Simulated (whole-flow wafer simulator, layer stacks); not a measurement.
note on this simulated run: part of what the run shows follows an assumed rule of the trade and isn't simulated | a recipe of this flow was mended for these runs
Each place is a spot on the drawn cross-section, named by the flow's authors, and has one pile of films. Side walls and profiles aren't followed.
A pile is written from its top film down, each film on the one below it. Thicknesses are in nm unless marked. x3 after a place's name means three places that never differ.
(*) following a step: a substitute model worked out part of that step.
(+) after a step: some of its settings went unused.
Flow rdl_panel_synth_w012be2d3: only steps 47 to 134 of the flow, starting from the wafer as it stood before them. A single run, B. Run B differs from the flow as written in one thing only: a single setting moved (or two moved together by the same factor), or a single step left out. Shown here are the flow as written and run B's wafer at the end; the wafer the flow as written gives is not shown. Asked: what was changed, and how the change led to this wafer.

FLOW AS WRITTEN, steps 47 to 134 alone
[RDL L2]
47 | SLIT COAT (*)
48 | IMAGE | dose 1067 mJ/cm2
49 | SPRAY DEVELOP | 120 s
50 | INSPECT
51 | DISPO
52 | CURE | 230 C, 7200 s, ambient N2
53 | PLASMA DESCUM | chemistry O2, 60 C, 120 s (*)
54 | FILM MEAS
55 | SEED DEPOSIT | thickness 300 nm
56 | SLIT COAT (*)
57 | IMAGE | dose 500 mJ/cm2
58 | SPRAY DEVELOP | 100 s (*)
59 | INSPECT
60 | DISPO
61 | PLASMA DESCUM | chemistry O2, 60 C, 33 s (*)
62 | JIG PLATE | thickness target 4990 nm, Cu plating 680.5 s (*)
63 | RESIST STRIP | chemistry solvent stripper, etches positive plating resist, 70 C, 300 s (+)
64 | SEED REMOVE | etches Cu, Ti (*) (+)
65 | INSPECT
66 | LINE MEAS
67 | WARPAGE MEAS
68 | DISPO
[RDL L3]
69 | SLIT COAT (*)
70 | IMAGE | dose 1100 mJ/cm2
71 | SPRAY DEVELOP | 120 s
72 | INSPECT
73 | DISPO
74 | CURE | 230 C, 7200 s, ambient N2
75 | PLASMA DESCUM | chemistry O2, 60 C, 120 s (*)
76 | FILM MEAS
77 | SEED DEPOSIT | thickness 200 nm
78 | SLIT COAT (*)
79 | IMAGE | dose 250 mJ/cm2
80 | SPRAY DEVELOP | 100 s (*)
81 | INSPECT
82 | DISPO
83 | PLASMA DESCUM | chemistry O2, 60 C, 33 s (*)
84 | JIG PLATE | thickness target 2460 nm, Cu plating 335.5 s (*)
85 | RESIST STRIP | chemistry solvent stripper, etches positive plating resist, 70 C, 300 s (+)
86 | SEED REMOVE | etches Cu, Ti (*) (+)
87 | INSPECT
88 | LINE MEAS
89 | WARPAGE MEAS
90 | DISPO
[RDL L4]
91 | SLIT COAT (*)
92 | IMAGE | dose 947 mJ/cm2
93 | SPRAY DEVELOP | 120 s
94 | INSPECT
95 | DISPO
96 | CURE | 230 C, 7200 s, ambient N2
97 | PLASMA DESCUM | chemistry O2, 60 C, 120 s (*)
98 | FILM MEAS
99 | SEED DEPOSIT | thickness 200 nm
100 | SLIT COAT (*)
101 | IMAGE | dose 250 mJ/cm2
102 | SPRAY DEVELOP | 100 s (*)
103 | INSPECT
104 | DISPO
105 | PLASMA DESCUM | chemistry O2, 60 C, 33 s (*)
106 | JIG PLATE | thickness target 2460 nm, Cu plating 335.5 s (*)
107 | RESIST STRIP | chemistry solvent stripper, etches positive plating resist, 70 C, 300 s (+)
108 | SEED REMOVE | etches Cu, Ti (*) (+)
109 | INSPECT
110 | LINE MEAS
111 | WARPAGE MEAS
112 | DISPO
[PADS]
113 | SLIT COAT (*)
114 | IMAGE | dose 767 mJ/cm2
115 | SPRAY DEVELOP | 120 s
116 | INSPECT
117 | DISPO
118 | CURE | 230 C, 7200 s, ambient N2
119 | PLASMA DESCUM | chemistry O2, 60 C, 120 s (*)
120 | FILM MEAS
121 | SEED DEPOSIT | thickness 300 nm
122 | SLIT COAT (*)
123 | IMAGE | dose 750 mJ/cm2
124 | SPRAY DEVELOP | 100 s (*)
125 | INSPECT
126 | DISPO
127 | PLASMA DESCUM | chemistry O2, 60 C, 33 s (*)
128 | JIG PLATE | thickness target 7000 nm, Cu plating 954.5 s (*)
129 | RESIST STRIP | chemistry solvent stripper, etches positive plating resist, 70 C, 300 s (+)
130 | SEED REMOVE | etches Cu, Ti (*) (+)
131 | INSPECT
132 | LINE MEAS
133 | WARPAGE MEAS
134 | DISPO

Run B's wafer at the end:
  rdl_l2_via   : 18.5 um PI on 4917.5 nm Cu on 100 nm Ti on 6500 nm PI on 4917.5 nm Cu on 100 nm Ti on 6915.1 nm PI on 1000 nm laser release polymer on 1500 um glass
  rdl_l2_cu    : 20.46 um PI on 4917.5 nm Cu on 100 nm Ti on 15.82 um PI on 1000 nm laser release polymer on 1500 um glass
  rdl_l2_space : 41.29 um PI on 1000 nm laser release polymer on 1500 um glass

The reason: step 49, SPRAY DEVELOP: 120 s, was skipped.

Step by step, how the change led to this:
  56 | SLIT COAT (*)
      rdl_l2_cu, rdl_l2_space: +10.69 um ILINE-POS-THICK-GRADE-A (new film) (in the flow as written it would be: +9884.2 ILINE-POS-THICK-GRADE-A (new film))
      rdl_l2_via: +9183.2 ILINE-POS-THICK-GRADE-A (new film) (in the flow as written it would be: +12.83 um ILINE-POS-THICK-GRADE-A (new film))
      (also at 2 further places)
  58 | SPRAY DEVELOP | 100 s (*)
      rdl_l2_cu: -10.69 um ILINE-POS-THICK-GRADE-A (all of it) (in the flow as written it would be: -9884.2 ILINE-POS-THICK-GRADE-A (all of it))
      rdl_l2_via: -9183.2 ILINE-POS-THICK-GRADE-A (all of it) (in the flow as written it would be: -12.83 um ILINE-POS-THICK-GRADE-A (all of it))
      (also at 1 further place)
  63 | RESIST STRIP | chemistry solvent stripper, etches positive plating resist, 70 C, 300 s (+)
      rdl_l2_space: -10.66 um ILINE-POS-THICK-GRADE-A (all of it) (in the flow as written it would be: -9854.5 ILINE-POS-THICK-GRADE-A (all of it))
      rdl_l1_rim: -9509.2 ILINE-POS-THICK-GRADE-A (all of it) (in the flow as written it would be: -8353.4 ILINE-POS-THICK-GRADE-A (all of it))
  69 | SLIT COAT (*)
      rdl_l2_via: +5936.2 PI (new film) (in the flow as written it would be: +11.04 um PI (new film))
      rdl_l2_cu: +5944.3 PI (new film) (in the flow as written it would be: +5700.3 PI (new film))
      (also at 3 further places)
  78 | SLIT COAT (*)
      rdl_l2_cu: +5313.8 ILINE-POS-THICK-GRADE-A (new film) (in the flow as written it would be: +5163.2 ILINE-POS-THICK-GRADE-A (new film))
      rdl_l2_space: +5678.3 ILINE-POS-THICK-GRADE-A (new film) (in the flow as written it would be: +5535.4 ILINE-POS-THICK-GRADE-A (new film))
      (also at 3 further places)
  85 | RESIST STRIP | chemistry solvent stripper, etches positive plating resist, 70 C, 300 s (+)
      rdl_l2_cu: -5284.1 ILINE-POS-THICK-GRADE-A (all of it) (in the flow as written it would be: -5133.5 ILINE-POS-THICK-GRADE-A (all of it))
      rdl_l2_space: -5648.6 ILINE-POS-THICK-GRADE-A (all of it) (in the flow as written it would be: -5505.7 ILINE-POS-THICK-GRADE-A (all of it))
      (also at 3 further places)
  91 | SLIT COAT (*)
      rdl_l2_land: +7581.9 PI (in the flow as written it would be: +7332.7 PI)
      rdl_l2_via: +7084.6 PI (in the flow as written it would be: +7647.3 PI)
  100 | SLIT COAT (*)
      rdl_l2_via: +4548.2 ILINE-POS-THICK-GRADE-A (new film) (in the flow as written it would be: +4724.8 ILINE-POS-THICK-GRADE-A (new film))
  107 | RESIST STRIP | chemistry solvent stripper, etches positive plating resist, 70 C, 300 s (+)
      rdl_l2_via: -4518.5 ILINE-POS-THICK-GRADE-A (all of it) (in the flow as written it would be: -4695.1 ILINE-POS-THICK-GRADE-A (all of it))
  113 | SLIT COAT (*)
      rdl_l2_via: +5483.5 PI (in the flow as written it would be: +5647.6 PI)
  122 | SLIT COAT (*)
      rdl_l2_cu, rdl_l2_space: +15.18 um ILINE-POS-THICK-GRADE-A (new film) (in the flow as written it would be: +15.12 um ILINE-POS-THICK-GRADE-A (new film))
      rdl_l1_rim: +15 um ILINE-POS-THICK-GRADE-A (new film) (in the flow as written it would be: +14.99 um ILINE-POS-THICK-GRADE-A (new film))
      (also at 2 further places)
  129 | RESIST STRIP | chemistry solvent stripper, etches positive plating resist, 70 C, 300 s (+)
      rdl_l2_cu, rdl_l2_space: -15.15 um ILINE-POS-THICK-GRADE-A (all of it) (in the flow as written it would be: -15.09 um ILINE-POS-THICK-GRADE-A (all of it))
      rdl_l1_rim: -14.97 um ILINE-POS-THICK-GRADE-A (all of it) (in the flow as written it would be: -14.96 um ILINE-POS-THICK-GRADE-A (all of it))
      (also at 2 further places)
Taking metal films that touch as one body, rdl_l2_via has 2 bodies (between them, from the top down: PI 6500); the flow as written gives 1 body.
